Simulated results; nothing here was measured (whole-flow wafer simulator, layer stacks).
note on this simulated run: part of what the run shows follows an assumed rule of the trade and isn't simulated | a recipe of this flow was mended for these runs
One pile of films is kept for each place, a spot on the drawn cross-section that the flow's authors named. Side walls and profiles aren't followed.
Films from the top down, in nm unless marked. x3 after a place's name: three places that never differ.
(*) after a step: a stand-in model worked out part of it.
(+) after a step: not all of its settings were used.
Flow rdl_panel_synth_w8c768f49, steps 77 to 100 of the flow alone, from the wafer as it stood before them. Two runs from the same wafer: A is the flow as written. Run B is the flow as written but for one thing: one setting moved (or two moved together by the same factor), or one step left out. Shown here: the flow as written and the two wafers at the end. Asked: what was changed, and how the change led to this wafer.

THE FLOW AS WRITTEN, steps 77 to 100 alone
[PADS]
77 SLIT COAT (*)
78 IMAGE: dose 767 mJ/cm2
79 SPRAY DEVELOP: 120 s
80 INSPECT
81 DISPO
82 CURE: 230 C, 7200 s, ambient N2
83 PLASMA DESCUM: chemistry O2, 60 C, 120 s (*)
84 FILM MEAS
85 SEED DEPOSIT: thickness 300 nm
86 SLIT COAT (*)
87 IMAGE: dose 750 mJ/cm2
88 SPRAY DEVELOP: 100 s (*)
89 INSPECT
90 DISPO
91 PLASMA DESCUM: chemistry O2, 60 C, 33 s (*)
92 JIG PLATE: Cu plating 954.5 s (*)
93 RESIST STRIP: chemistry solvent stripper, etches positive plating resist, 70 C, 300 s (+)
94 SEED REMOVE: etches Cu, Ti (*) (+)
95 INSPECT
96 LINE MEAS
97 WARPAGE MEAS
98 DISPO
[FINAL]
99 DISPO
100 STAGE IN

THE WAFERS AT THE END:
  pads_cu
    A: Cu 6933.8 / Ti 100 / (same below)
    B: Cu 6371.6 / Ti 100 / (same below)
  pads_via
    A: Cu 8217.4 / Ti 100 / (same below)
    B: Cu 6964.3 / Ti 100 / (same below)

The cause: step 92, JIG PLATE: Cu plating 878.1 s was run, where the flow has Cu plating 954.5 s.

How the change led to this, step by step:
  92 JIG PLATE: Cu plating 954.5 s (*)
      pads_cu, pads_land: A Cu +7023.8 | B Cu +6461.6
      pads_via: A Cu +8307.4 | B Cu +7054.3
